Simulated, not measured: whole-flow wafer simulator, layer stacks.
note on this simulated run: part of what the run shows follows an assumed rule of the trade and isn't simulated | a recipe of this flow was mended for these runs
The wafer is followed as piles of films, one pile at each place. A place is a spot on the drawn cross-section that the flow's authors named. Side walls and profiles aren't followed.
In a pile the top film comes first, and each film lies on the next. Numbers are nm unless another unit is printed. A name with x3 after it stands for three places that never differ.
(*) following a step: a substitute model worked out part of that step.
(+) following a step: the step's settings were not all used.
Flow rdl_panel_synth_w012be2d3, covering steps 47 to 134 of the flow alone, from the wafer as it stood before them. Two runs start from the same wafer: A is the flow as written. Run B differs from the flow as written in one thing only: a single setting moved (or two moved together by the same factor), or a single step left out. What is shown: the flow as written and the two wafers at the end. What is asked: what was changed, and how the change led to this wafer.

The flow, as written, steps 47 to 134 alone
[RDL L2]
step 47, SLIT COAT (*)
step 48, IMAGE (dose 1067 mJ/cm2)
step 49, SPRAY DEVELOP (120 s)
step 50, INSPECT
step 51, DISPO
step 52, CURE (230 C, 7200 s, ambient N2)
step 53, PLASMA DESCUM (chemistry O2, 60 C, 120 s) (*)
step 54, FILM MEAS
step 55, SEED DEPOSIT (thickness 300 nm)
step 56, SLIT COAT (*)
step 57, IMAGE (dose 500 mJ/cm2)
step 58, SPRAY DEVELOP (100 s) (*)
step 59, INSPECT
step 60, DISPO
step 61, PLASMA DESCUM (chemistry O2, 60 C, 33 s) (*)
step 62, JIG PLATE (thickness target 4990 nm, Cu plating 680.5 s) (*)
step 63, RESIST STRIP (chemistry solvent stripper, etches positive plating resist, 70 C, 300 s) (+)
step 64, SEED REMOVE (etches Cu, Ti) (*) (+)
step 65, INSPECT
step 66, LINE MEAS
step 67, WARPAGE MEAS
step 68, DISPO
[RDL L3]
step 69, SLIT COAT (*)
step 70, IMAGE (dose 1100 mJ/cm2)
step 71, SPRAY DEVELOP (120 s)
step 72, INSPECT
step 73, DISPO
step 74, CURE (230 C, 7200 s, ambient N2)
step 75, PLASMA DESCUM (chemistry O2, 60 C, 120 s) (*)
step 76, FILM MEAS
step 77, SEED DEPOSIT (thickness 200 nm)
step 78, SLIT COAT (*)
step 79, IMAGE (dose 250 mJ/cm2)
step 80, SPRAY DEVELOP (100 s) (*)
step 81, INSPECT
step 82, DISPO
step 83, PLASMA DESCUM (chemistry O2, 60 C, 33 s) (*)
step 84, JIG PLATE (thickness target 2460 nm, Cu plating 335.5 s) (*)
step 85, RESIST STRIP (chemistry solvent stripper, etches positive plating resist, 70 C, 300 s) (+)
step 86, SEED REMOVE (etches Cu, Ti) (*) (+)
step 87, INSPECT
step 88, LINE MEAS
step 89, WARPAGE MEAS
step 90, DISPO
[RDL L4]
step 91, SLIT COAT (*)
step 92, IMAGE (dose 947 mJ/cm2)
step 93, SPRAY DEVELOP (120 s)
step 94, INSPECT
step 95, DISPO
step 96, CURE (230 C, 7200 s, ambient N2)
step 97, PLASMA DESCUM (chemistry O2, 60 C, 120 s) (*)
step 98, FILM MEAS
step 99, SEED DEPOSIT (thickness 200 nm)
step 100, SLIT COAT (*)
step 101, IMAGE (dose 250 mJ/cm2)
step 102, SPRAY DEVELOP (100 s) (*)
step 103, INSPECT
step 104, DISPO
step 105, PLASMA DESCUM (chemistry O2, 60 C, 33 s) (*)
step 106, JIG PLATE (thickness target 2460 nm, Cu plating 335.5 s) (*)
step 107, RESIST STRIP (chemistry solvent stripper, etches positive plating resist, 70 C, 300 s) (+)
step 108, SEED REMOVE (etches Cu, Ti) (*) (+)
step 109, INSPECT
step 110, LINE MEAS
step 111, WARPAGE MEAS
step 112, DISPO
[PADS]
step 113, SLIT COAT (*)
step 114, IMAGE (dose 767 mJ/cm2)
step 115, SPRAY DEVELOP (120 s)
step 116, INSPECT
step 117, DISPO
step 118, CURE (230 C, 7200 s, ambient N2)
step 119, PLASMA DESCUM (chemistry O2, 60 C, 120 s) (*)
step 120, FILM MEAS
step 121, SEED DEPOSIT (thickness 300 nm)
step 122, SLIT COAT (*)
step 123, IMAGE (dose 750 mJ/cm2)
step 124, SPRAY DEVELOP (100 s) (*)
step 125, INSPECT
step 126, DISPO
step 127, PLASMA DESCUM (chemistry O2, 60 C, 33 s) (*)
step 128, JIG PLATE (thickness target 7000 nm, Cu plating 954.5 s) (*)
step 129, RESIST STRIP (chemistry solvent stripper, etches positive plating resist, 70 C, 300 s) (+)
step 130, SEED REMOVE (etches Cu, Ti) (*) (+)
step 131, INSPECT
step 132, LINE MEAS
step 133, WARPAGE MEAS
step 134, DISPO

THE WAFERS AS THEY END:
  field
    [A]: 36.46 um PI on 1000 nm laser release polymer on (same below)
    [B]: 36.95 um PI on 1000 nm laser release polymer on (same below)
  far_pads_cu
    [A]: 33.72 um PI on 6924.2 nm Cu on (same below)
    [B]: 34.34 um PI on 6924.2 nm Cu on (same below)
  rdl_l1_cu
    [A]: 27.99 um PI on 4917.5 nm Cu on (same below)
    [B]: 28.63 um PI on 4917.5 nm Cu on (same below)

What caused this: step 62, JIG PLATE: Cu plating 884.6 s was run, whereas the flow has Cu plating 680.5 s.

Step by step, how the change led to this:
  step 62, JIG PLATE (thickness target 4990 nm, Cu plating 680.5 s) (*)
      rdl_l2_cu, rdl_l2_land, rdl_l2_via, rdl_l2_rim, rdl_l3_land, rdl_l3_via: A Cu gains 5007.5 | B Cu gains 6509.4
  step 69, SLIT COAT (*)
      rdl_l3_cu, rdl_l3_space: A PI gains 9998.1 | B PI gains 11.19 um
      rdl_l1_rim: A PI gains 9339.9 | B PI gains 10.52 um
      (as well as at 18 more places)
  step 78, SLIT COAT (*)
      rdl_l2_space: A ILINE-POS-THICK-GRADE-A gains 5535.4 (new film) | B ILINE-POS-THICK-GRADE-A gains 5666.1 (new film)
      rdl_l1_rim: A ILINE-POS-THICK-GRADE-A gains 5099.6 (new film) | B ILINE-POS-THICK-GRADE-A gains 5212.8 (new film)
      (as well as at 3 more places)
  step 80, SPRAY DEVELOP (100 s) (*)
      rdl_l3_land: A ILINE-POS-THICK-GRADE-A loses 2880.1 (all of it) | B ILINE-POS-THICK-GRADE-A loses 2803.8 (all of it)
  step 85, RESIST STRIP (chemistry solvent stripper, etches positive plating resist, 70 C, 300 s) (+)
      rdl_l2_space: A ILINE-POS-THICK-GRADE-A loses 5505.7 (all of it) | B ILINE-POS-THICK-GRADE-A loses 5636.4 (all of it)
      rdl_l1_rim: A ILINE-POS-THICK-GRADE-A loses 5069.9 (all of it) | B ILINE-POS-THICK-GRADE-A loses 5183.1 (all of it)
      (as well as at 2 more places)
  step 91, SLIT COAT (*)
      far_pads_cu: A PI gains 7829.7 | B PI gains 8052
      rdl_l1_cu: A PI gains 8062.8 | B PI gains 8330.7
      (as well as at 6 more places)
  step 100, SLIT COAT (*)
      rdl_l1_cu: A ILINE-POS-THICK-GRADE-A gains 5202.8 (new film) | B ILINE-POS-THICK-GRADE-A gains 5091.2 (new film)
      rdl_l1_space: A ILINE-POS-THICK-GRADE-A gains 5250.1 (new film) | B ILINE-POS-THICK-GRADE-A gains 5092 (new film)
  step 107, RESIST STRIP (chemistry solvent stripper, etches positive plating resist, 70 C, 300 s) (+)
      rdl_l1_cu: A ILINE-POS-THICK-GRADE-A loses 5173.1 (all of it) | B ILINE-POS-THICK-GRADE-A loses 5061.5 (all of it)
      rdl_l1_space: A ILINE-POS-THICK-GRADE-A loses 5220.4 (all of it) | B ILINE-POS-THICK-GRADE-A loses 5062.3 (all of it)
  step 113, SLIT COAT (*)
      rdl_l1_cu: A PI gains 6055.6 | B PI gains 5926.8
      rdl_l1_space: A PI gains 6102.4 | B PI gains 5939
  step 122, SLIT COAT (*)
      rdl_l2_cu, rdl_l2_space: A ILINE-POS-THICK-GRADE-A gains 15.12 um (new film) | B ILINE-POS-THICK-GRADE-A gains 15.16 um (new film)
      rdl_l1_via: A ILINE-POS-THICK-GRADE-A gains 14.8 um (new film) | B ILINE-POS-THICK-GRADE-A gains 14.81 um (new film)
      (as well as at 6 more places)
  step 129, RESIST STRIP (chemistry solvent stripper, etches positive plating resist, 70 C, 300 s) (+)
      rdl_l2_cu, rdl_l2_space: A ILINE-POS-THICK-GRADE-A loses 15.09 um (all of it) | B ILINE-POS-THICK-GRADE-A loses 15.13 um (all of it)
      rdl_l1_via: A ILINE-POS-THICK-GRADE-A loses 14.77 um (all of it) | B ILINE-POS-THICK-GRADE-A loses 14.78 um (all of it)
      (as well as at 6 more places)
